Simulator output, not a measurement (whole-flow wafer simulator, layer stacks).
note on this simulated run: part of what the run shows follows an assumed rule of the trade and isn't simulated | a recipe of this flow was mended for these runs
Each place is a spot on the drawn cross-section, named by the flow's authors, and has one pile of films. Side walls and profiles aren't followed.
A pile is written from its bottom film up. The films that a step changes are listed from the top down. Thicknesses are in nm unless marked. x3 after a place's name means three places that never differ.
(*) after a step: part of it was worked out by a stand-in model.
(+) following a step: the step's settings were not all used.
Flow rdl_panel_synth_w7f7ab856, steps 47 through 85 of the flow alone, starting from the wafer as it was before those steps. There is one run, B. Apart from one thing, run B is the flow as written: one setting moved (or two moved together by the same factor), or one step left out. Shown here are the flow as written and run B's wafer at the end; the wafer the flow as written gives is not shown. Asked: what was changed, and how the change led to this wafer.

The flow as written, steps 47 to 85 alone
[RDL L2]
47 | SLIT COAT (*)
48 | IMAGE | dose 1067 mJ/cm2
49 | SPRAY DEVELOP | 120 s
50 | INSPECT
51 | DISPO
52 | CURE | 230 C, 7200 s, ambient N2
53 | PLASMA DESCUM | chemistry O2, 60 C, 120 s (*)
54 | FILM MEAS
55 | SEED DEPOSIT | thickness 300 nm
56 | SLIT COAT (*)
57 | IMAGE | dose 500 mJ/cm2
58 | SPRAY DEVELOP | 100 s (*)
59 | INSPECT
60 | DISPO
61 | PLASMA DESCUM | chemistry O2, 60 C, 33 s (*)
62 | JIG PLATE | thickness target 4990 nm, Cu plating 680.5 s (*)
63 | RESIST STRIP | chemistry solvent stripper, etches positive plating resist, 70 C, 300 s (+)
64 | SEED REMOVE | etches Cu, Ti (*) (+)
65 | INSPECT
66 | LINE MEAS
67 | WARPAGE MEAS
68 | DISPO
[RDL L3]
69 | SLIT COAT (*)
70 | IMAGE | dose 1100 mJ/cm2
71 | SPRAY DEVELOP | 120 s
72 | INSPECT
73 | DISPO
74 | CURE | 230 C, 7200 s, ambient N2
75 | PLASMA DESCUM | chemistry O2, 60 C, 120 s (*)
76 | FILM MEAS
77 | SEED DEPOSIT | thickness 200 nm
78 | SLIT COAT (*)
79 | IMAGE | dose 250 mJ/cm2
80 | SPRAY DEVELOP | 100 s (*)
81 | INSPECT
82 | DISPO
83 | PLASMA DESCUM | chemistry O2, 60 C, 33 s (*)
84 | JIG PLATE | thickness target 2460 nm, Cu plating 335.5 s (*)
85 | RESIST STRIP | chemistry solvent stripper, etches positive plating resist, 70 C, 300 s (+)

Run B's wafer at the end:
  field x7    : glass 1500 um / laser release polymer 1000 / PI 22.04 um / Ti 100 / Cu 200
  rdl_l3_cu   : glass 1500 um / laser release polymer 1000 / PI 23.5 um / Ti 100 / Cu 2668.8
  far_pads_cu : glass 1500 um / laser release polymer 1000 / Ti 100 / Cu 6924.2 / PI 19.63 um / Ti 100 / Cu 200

What caused this: step 62, JIG PLATE: Cu plating 497.4 s was run, whereas the flow has Cu plating 680.5 s.

The path from the change to this, step by step:
  62 | JIG PLATE | thickness target 4990 nm, Cu plating 680.5 s (*)
      rdl_l2_cu, rdl_l2_land, rdl_l2_via, rdl_l2_rim, rdl_l3_land, rdl_l3_via: +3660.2 Cu (it would be, as written: +5007.5 Cu)
  69 | SLIT COAT (*)
      rdl_l2_space: +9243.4 PI (it would be, as written: +10.31 um PI)
      field x7, rdl_l4_land x2: +7519.4 PI (it would be, as written: +7936.4 PI)
      (also at 12 further places)
  78 | SLIT COAT (*)
      rdl_l3_cu, rdl_l3_space: +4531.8 ILINE-POS-THICK-GRADE-A (new film) (it would be, as written: +4624.3 ILINE-POS-THICK-GRADE-A (new film))
      rdl_l2_space: +5342.3 ILINE-POS-THICK-GRADE-A (new film) (it would be, as written: +5535.4 ILINE-POS-THICK-GRADE-A (new film))
      (also at 4 further places)
  80 | SPRAY DEVELOP | 100 s (*)
      rdl_l3_cu: -4531.8 ILINE-POS-THICK-GRADE-A (all of it) (it would be, as written: -4624.3 ILINE-POS-THICK-GRADE-A (all of it))
      rdl_l3_land: -2966.1 ILINE-POS-THICK-GRADE-A (all of it) (it would be, as written: -2880.1 ILINE-POS-THICK-GRADE-A (all of it))
  85 | RESIST STRIP | chemistry solvent stripper, etches positive plating resist, 70 C, 300 s (+)
      rdl_l2_space: -5312.6 ILINE-POS-THICK-GRADE-A (all of it) (it would be, as written: -5505.7 ILINE-POS-THICK-GRADE-A (all of it))
      rdl_l1_rim: -4877.6 ILINE-POS-THICK-GRADE-A (all of it) (it would be, as written: -5069.9 ILINE-POS-THICK-GRADE-A (all of it))
      (also at 3 further places)
